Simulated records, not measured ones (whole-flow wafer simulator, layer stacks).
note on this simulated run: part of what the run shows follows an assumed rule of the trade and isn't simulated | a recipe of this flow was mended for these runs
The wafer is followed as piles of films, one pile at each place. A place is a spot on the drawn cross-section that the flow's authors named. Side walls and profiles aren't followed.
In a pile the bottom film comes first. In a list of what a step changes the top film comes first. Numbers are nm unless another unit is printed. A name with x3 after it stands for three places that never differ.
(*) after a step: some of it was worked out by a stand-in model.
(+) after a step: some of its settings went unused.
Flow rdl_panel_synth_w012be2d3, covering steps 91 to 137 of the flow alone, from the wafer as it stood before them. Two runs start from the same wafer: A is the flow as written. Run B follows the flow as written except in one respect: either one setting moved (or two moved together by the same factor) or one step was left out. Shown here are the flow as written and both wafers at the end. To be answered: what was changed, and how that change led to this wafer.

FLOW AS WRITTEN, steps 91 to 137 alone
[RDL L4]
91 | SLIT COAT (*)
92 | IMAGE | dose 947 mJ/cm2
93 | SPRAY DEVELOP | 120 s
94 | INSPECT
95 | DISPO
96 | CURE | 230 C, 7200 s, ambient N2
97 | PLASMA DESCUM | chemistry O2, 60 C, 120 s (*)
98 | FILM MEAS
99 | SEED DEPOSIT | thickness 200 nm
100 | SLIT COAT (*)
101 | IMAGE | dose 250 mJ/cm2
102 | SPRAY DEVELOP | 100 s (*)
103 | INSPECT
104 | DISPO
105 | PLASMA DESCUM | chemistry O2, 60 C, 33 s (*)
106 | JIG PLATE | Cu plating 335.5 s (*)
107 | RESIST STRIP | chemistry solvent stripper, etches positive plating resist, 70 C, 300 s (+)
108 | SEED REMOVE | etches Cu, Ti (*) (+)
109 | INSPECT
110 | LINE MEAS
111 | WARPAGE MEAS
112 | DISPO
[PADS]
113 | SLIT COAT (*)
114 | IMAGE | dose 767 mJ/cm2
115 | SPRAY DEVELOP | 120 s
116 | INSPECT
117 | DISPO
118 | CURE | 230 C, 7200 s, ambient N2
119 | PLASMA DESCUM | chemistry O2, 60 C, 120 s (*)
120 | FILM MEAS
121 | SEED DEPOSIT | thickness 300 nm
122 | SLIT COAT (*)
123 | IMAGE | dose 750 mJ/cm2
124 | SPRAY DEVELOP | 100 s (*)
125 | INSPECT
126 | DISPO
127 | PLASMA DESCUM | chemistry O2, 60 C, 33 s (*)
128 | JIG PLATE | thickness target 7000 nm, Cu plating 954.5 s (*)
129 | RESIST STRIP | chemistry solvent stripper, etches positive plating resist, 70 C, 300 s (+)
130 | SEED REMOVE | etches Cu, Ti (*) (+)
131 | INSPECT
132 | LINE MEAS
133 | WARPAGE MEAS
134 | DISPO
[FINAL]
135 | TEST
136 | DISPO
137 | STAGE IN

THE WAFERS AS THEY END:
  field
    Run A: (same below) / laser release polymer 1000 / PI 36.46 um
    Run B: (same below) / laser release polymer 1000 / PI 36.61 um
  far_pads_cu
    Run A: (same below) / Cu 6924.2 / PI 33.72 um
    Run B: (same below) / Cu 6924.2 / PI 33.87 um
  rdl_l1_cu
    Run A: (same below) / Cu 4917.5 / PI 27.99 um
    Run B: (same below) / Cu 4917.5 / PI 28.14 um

Cause: step 106, JIG PLATE: Cu plating 389.2 s was run, while the flow as written has Cu plating 335.5 s.

How this came from the change, step by step:
  106 | JIG PLATE | Cu plating 335.5 s (*)
      rdl_l4_cu, rdl_l4_land, rdl_l4_via, pads_land, pads_via: A +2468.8 Cu | B +2864 Cu
  113 | SLIT COAT (*)
      field: A +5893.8 PI | B +6043.5 PI
      far_pads_cu: A +5844.2 PI | B +5993.6 PI
      (also at 19 further places)
  122 | SLIT COAT (*)
      rdl_l1_rim: A +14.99 um ILINE-POS-THICK-GRADE-A (new film) | B +14.98 um ILINE-POS-THICK-GRADE-A (new film)
      rdl_l3_via: A +14.8 um ILINE-POS-THICK-GRADE-A (new film) | B +14.81 um ILINE-POS-THICK-GRADE-A (new film)
      (also at 8 further places)
  124 | SPRAY DEVELOP | 100 s (*)
      pads_cu: A -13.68 um ILINE-POS-THICK-GRADE-A (all of it) | B -13.7 um ILINE-POS-THICK-GRADE-A (all of it)
      pads_land: A -13.11 um ILINE-POS-THICK-GRADE-A (all of it) | B -13.08 um ILINE-POS-THICK-GRADE-A (all of it)
      (also at 1 further place)
  129 | RESIST STRIP | chemistry solvent stripper, etches positive plating resist, 70 C, 300 s (+)
      rdl_l3_via: A -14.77 um ILINE-POS-THICK-GRADE-A (all of it) | B -14.78 um ILINE-POS-THICK-GRADE-A (all of it)
      rdl_l4_cu: A -15.09 um ILINE-POS-THICK-GRADE-A (all of it) | B -15.18 um ILINE-POS-THICK-GRADE-A (all of it)
      (also at 4 further places)
